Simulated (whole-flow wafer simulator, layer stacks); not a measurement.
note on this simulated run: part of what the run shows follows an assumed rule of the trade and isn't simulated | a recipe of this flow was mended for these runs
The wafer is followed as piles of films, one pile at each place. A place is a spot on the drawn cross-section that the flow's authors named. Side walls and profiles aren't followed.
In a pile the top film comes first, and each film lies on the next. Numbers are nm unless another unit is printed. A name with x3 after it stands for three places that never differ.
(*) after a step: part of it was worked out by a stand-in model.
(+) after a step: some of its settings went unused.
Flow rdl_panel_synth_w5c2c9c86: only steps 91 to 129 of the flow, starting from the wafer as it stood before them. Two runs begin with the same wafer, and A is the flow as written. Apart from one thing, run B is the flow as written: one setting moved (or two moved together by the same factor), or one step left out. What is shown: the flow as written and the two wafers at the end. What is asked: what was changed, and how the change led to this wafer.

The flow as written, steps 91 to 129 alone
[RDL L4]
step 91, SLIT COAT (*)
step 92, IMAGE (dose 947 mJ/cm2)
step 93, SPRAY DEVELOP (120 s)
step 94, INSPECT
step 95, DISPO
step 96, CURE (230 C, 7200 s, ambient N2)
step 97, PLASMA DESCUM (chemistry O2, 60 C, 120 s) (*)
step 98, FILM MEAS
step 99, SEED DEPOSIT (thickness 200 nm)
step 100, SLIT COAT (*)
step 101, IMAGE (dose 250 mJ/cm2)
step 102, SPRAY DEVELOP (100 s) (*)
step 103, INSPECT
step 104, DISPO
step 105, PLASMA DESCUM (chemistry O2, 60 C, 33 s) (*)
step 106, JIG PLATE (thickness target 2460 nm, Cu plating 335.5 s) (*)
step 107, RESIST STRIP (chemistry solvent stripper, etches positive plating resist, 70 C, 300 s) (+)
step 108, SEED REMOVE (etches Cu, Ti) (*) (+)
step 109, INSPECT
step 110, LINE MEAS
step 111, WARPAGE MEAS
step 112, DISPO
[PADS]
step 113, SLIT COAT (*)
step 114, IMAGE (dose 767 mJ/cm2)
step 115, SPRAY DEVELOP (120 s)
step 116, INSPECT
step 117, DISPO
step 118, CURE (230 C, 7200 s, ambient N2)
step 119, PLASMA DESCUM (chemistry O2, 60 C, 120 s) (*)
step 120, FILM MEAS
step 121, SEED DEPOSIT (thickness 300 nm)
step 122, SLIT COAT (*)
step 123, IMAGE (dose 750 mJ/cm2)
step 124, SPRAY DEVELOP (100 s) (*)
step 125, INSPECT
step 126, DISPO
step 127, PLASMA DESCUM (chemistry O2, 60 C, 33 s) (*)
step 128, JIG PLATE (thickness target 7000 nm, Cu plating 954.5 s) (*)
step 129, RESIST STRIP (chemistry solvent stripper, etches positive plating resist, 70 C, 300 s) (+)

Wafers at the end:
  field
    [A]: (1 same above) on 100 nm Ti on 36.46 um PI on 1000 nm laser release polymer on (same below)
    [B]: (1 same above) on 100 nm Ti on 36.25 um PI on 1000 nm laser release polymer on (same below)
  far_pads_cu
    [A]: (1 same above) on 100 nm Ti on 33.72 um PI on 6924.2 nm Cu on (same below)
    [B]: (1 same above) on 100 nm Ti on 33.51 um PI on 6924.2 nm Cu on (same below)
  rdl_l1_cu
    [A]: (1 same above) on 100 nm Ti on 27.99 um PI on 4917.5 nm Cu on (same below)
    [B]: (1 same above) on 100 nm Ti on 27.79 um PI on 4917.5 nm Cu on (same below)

Cause: step 106, JIG PLATE: Cu plating 260 s was run, though the flow has Cu plating 335.5 s.

Step by step, how the change led to this:
  step 106, JIG PLATE (thickness target 2460 nm, Cu plating 335.5 s) (*)
      rdl_l4_cu, rdl_l4_land, rdl_l4_via, pads_land, pads_via: A Cu gains 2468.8 | B Cu gains 1913.2
  step 113, SLIT COAT (*)
      field: A PI gains 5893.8 | B PI gains 5687.4
      far_pads_cu: A PI gains 5844.2 | B PI gains 5638.2
      (and at 20 other places as well)
  step 122, SLIT COAT (*)
      rdl_l2_land: A ILINE-POS-THICK-GRADE-A gains 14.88 um (new film) | B ILINE-POS-THICK-GRADE-A gains 14.87 um (new film)
      rdl_l4_cu: A ILINE-POS-THICK-GRADE-A gains 15.12 um (new film) | B ILINE-POS-THICK-GRADE-A gains 14.94 um (new film)
      (and at 7 other places as well)
  step 124, SPRAY DEVELOP (100 s) (*)
      pads_cu: A ILINE-POS-THICK-GRADE-A loses 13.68 um (all of it) | B ILINE-POS-THICK-GRADE-A loses 13.65 um (all of it)
      pads_land: A ILINE-POS-THICK-GRADE-A loses 13.11 um (all of it) | B ILINE-POS-THICK-GRADE-A loses 13.16 um (all of it)
      (and at 1 other place as well)
  step 128, JIG PLATE (thickness target 7000 nm, Cu plating 954.5 s) (*)
      pads_via: A Au/Ni/Cu gains 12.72 um (new film) | B Au/Ni/Cu gains 12.79 um (new film)
  step 129, RESIST STRIP (chemistry solvent stripper, etches positive plating resist, 70 C, 300 s) (+)
      rdl_l2_cu: A ILINE-POS-THICK-GRADE-A loses 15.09 um (all of it) | B ILINE-POS-THICK-GRADE-A loses 15.1 um (all of it)
      rdl_l2_land: A ILINE-POS-THICK-GRADE-A loses 14.85 um (all of it) | B ILINE-POS-THICK-GRADE-A loses 14.84 um (all of it)
      (and at 5 other places as well)
